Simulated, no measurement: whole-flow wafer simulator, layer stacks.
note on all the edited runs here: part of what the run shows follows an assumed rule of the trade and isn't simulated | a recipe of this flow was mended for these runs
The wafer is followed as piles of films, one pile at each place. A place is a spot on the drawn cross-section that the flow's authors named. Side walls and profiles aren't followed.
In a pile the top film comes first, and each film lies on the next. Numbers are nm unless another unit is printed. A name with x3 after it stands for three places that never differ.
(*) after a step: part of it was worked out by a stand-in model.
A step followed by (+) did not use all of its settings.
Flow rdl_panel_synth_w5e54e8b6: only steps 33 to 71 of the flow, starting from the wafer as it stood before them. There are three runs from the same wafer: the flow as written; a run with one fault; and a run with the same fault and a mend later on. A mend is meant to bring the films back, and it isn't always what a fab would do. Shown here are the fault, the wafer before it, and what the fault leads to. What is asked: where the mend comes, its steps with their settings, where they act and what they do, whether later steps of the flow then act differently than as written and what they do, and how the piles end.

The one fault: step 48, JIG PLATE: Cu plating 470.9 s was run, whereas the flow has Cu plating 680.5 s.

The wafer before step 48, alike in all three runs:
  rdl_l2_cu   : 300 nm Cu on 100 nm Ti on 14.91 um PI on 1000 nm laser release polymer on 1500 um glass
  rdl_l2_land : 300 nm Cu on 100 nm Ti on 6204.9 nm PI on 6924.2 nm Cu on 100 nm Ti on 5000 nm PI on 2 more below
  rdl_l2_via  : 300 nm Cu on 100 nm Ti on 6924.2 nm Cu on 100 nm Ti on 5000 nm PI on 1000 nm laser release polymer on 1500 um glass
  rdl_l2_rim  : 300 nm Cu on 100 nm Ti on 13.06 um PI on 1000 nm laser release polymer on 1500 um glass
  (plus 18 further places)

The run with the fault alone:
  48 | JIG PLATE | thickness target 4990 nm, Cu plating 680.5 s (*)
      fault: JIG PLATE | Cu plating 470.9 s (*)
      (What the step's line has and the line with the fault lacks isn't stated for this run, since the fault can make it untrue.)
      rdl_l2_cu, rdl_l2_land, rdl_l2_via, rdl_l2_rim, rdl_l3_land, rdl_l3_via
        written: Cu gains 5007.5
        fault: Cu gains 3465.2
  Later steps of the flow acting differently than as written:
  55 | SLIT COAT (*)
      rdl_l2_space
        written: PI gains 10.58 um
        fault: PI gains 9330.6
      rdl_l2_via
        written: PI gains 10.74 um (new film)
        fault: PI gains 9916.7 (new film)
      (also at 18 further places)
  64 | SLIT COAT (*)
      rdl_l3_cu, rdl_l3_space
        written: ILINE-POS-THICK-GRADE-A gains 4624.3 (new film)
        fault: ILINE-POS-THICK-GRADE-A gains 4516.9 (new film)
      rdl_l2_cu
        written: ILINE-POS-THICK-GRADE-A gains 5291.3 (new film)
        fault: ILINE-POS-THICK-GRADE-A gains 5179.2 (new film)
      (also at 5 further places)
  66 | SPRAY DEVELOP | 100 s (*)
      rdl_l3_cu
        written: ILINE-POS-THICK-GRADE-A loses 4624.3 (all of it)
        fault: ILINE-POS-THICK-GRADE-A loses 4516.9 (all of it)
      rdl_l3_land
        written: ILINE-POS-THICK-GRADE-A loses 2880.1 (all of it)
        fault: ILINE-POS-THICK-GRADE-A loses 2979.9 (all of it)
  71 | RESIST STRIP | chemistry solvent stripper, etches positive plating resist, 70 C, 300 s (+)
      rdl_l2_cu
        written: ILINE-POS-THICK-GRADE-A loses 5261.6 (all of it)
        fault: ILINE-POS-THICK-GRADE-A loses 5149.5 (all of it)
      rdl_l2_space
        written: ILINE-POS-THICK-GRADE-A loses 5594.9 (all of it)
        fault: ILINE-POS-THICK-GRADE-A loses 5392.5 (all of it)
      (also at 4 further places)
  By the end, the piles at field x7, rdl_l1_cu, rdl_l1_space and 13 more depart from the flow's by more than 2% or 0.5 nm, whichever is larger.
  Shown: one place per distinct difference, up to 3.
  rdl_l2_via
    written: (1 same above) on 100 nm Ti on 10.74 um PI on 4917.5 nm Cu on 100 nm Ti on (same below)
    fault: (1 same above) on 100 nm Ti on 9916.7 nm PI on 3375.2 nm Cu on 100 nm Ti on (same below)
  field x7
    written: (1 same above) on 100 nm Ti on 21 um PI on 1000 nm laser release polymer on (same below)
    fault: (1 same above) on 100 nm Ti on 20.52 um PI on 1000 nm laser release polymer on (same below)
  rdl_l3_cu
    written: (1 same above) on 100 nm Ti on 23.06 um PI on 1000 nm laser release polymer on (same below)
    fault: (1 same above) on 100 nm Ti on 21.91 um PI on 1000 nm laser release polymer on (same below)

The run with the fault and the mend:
  The mend follows step 48.
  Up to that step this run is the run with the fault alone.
  48a | JIG PLATE | Cu plating 209.6 s (*) (the flow's step 48, run once more with other settings)
      rdl_l2_cu, rdl_l2_land, rdl_l2_via, rdl_l2_rim, rdl_l3_land, rdl_l3_via
        Cu gains 1542.4
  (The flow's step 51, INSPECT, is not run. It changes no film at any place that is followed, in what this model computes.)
  None of the later steps of the flow acts differently than as written at any place that is followed.
  The piles end the same as the flow's at every place that both follow.
